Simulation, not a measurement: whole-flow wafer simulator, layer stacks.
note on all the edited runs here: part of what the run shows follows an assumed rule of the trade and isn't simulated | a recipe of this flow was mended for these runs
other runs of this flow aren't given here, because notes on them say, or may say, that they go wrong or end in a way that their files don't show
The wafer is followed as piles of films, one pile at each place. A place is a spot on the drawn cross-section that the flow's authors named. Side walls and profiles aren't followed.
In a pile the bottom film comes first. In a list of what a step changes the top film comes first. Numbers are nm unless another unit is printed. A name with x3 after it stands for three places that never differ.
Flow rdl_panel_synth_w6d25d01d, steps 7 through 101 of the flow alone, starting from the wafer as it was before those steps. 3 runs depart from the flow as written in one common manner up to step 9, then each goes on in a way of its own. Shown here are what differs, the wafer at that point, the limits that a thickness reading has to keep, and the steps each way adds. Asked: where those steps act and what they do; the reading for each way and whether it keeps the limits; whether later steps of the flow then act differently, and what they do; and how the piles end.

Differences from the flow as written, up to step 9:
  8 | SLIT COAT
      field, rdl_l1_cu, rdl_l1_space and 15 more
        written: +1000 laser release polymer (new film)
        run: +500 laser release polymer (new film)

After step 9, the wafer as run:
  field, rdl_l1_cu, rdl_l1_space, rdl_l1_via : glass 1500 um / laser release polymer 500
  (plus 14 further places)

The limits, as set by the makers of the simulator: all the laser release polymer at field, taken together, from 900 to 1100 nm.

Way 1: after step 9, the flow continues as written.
  After step 9, the reading is 500 nm, outside the limits.
  Later steps of the flow that are run all act as written at every place that is followed.
  By the end, the piles at field, rdl_l1_cu, rdl_l1_space and 15 more depart from the flow's by more than 2% or 0.5 nm, whichever is larger.
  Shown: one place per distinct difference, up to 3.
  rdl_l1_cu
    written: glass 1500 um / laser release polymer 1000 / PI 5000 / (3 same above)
    way: glass 1500 um / laser release polymer 500 / PI 5000 / (3 same above)
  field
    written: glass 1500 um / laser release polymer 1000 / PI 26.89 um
    way: glass 1500 um / laser release polymer 500 / PI 26.89 um
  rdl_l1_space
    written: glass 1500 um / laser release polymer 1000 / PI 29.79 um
    way: glass 1500 um / laser release polymer 500 / PI 29.79 um

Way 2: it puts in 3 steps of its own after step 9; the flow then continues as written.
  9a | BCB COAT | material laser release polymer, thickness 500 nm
      field, rdl_l1_cu, rdl_l1_space and 15 more
        +500 laser release polymer
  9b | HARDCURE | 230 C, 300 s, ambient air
      leaves every film unchanged at each place that is followed
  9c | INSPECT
      leaves every film unchanged at each place that is followed
  After step 9c, the reading is 1000 nm, within the limits.
  Later steps of the flow that are run all act as written at every place that is followed.
  At every place that both follow, the piles at the end match the flow's.

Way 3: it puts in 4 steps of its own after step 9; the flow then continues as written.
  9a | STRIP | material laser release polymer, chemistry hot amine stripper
      field, rdl_l1_cu, rdl_l1_space and 15 more
        -500 laser release polymer (all of it)
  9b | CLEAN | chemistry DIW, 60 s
      leaves every film unchanged at each place that is followed
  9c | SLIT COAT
      field, rdl_l1_cu, rdl_l1_space and 15 more
        +1000 laser release polymer (new film)
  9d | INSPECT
      leaves every film unchanged at each place that is followed
  After step 9d, the reading is 1000 nm, within the limits.
  Later steps of the flow that are run all act as written at every place that is followed.
  At every place that both follow, the piles at the end match the flow's.

Keeping within the limits: way 2, way 3. Outside them: way 1.
